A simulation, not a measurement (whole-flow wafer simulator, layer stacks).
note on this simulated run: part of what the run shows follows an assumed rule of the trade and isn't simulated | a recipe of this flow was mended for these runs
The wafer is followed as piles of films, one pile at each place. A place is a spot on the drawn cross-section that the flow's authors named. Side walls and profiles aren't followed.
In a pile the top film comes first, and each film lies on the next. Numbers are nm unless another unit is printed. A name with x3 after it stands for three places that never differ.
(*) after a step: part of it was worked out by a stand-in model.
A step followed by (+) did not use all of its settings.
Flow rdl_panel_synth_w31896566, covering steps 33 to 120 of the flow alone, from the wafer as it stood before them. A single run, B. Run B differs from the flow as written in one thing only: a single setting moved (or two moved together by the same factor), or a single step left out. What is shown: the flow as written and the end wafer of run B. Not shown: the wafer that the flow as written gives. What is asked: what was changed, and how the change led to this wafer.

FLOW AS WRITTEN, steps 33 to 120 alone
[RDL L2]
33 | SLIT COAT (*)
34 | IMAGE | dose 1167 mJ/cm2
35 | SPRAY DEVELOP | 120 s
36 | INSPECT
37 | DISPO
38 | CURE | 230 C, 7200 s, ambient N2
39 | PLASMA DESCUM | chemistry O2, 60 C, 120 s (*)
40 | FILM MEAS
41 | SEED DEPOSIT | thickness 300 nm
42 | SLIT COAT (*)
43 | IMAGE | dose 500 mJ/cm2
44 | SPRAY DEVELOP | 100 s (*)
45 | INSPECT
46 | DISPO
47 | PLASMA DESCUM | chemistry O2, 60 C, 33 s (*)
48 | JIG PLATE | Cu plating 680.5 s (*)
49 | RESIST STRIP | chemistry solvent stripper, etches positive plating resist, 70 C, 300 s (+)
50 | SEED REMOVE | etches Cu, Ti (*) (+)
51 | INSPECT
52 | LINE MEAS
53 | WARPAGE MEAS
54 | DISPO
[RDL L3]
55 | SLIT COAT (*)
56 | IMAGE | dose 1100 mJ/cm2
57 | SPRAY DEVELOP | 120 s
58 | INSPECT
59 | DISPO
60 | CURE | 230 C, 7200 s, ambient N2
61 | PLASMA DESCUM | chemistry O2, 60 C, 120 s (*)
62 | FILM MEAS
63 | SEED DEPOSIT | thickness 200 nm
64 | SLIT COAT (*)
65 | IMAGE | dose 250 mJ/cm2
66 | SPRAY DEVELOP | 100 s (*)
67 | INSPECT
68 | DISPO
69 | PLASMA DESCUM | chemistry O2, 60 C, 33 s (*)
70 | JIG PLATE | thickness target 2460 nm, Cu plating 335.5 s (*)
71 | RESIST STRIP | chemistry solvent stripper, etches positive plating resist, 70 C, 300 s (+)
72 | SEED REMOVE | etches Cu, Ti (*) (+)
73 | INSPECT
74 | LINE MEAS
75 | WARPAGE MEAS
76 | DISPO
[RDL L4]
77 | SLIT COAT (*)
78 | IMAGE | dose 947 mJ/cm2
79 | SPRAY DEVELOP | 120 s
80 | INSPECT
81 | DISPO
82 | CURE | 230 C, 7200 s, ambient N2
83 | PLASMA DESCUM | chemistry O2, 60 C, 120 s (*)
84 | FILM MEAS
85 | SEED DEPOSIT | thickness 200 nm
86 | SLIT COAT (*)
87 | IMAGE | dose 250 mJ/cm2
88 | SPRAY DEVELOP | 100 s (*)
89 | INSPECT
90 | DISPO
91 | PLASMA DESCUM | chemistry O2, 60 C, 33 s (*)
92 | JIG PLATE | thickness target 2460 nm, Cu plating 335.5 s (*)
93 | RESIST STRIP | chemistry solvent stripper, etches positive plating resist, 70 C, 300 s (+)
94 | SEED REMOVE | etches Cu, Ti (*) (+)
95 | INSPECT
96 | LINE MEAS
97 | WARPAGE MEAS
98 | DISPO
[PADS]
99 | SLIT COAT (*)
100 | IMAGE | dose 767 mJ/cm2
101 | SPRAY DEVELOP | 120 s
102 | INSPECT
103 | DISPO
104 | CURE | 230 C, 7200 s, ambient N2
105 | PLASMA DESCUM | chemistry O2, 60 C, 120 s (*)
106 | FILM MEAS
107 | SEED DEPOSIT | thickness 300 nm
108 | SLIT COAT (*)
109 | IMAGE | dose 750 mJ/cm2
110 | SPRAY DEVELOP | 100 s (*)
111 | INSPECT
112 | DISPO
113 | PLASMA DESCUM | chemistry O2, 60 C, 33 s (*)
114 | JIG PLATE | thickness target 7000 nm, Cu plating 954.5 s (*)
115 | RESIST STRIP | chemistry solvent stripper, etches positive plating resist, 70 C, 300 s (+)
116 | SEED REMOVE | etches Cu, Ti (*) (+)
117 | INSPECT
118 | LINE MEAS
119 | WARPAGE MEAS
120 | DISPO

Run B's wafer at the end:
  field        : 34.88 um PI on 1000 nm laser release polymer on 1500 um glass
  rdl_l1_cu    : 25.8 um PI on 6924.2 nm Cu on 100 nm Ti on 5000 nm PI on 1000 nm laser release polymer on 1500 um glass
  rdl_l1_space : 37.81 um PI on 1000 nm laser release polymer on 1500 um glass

The reason: step 48, JIG PLATE: Cu plating 626.1 s was run, while the flow as written has Cu plating 680.5 s.

Step by step, how the change led to this:
  48 | JIG PLATE | Cu plating 680.5 s (*)
      rdl_l2_cu, rdl_l2_land, rdl_l2_via, rdl_l2_rim, rdl_l3_land, rdl_l3_via: +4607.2 Cu (it would be, as written: +5007.5 Cu)
  55 | SLIT COAT (*)
      rdl_l3_cu, rdl_l3_space: +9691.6 PI (it would be, as written: +9998.1 PI)
      rdl_l2_space: +10.25 um PI (it would be, as written: +10.58 um PI)
      (also at 2 further places)
  64 | SLIT COAT (*)
      rdl_l2_via: +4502 ILINE-POS-THICK-GRADE-A (new film) (it would be, as written: +4385.9 ILINE-POS-THICK-GRADE-A (new film))
  71 | RESIST STRIP | chemistry solvent stripper, etches positive plating resist, 70 C, 300 s (+)
      rdl_l2_via: -4472.3 ILINE-POS-THICK-GRADE-A (all of it) (it would be, as written: -4356.2 ILINE-POS-THICK-GRADE-A (all of it))
  77 | SLIT COAT (*)
      rdl_l3_via: +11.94 um PI (new film) (it would be, as written: +11.89 um PI (new film))
  108 | SLIT COAT (*)
      rdl_l2_cu, rdl_l2_space: +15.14 um ILINE-POS-THICK-GRADE-A (new film) (it would be, as written: +15.16 um ILINE-POS-THICK-GRADE-A (new film))
      rdl_l2_land: +14.86 um ILINE-POS-THICK-GRADE-A (new film) (it would be, as written: +14.84 um ILINE-POS-THICK-GRADE-A (new film))
      (also at 4 further places)
  115 | RESIST STRIP | chemistry solvent stripper, etches positive plating resist, 70 C, 300 s (+)
      rdl_l2_cu, rdl_l2_space: -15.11 um ILINE-POS-THICK-GRADE-A (all of it) (it would be, as written: -15.13 um ILINE-POS-THICK-GRADE-A (all of it))
      rdl_l2_land: -14.83 um ILINE-POS-THICK-GRADE-A (all of it) (it would be, as written: -14.81 um ILINE-POS-THICK-GRADE-A (all of it))
      (also at 4 further places)
